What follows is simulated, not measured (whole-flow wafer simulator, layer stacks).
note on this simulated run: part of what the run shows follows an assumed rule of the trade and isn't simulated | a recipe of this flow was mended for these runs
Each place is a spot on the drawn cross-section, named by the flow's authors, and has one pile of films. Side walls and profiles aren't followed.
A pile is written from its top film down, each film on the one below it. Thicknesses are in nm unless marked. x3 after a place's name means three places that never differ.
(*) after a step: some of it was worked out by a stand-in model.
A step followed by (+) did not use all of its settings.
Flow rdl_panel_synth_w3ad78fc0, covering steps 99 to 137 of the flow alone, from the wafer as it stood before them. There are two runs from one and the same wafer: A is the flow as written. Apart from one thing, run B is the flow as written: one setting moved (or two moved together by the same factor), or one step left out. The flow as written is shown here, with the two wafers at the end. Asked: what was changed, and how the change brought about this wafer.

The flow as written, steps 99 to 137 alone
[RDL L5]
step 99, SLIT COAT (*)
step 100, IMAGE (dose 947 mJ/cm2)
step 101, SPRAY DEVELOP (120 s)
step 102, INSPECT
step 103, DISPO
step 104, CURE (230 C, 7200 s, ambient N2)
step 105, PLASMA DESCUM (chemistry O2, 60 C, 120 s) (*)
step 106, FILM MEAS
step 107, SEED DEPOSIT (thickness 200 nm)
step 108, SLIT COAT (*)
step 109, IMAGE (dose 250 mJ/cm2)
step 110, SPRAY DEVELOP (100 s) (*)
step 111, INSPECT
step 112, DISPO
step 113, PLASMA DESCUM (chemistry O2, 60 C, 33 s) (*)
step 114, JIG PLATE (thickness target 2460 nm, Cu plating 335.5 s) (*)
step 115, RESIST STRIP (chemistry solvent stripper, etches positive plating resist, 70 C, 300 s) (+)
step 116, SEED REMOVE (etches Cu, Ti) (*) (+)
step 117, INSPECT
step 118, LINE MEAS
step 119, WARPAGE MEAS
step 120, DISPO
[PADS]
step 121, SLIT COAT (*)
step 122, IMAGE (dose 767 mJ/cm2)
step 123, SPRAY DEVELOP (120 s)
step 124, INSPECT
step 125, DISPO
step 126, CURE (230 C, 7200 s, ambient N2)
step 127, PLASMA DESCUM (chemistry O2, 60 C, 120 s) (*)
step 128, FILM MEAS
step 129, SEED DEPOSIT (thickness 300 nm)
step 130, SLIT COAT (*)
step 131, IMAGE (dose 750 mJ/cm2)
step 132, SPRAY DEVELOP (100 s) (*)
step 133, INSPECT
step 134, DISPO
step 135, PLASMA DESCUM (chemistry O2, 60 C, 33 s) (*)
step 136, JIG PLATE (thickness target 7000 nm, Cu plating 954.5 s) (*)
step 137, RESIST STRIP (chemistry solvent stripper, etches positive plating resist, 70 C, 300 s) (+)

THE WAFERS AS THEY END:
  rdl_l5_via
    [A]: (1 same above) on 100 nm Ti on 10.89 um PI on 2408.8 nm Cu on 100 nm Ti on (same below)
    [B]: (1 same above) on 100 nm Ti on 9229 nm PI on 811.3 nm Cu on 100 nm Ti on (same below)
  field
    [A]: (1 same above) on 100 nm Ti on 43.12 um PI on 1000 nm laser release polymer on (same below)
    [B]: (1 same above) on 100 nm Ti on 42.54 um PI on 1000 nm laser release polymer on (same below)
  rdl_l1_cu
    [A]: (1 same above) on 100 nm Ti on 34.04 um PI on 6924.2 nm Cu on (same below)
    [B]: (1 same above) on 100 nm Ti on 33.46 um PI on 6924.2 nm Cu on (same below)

Cause: step 114, JIG PLATE: Cu plating 118.4 s was run, though the flow has Cu plating 335.5 s.

The path from the change to this, step by step:
  step 114, JIG PLATE (thickness target 2460 nm, Cu plating 335.5 s) (*)
      rdl_l5_cu, rdl_l5_land, rdl_l5_via, pads_land, pads_via: A +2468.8 Cu | B +871.3 Cu
  step 121, SLIT COAT (*)
      rdl_l5_via: A +10.89 um PI (new film) | B +9229 PI (new film)
      field: A +5893.8 PI | B +5313.4 PI
      (also at 23 further places)
  step 130, SLIT COAT (*)
      rdl_l2_cu, rdl_l2_space: A +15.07 um ILINE-POS-THICK-GRADE-A (new film) | B +15.08 um ILINE-POS-THICK-GRADE-A (new film)
      rdl_l2_land: A +14.93 um ILINE-POS-THICK-GRADE-A (new film) | B +14.92 um ILINE-POS-THICK-GRADE-A (new film)
      (also at 11 further places)
  step 132, SPRAY DEVELOP (100 s) (*)
      pads_cu: A -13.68 um ILINE-POS-THICK-GRADE-A (all of it) | B -13.6 um ILINE-POS-THICK-GRADE-A (all of it)
      pads_land: A -13.11 um ILINE-POS-THICK-GRADE-A (all of it) | B -13.25 um ILINE-POS-THICK-GRADE-A (all of it)
      (also at 1 further place)
  step 136, JIG PLATE (thickness target 7000 nm, Cu plating 954.5 s) (*)
      pads_via: A +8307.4 Cu | B +8521.2 Cu
  step 137, RESIST STRIP (chemistry solvent stripper, etches positive plating resist, 70 C, 300 s) (+)
      rdl_l2_land: A -14.9 um ILINE-POS-THICK-GRADE-A (all of it) | B -14.89 um ILINE-POS-THICK-GRADE-A (all of it)
      rdl_l2_via: A -14.86 um ILINE-POS-THICK-GRADE-A (all of it) | B -14.85 um ILINE-POS-THICK-GRADE-A (all of it)
      (also at 6 further places)
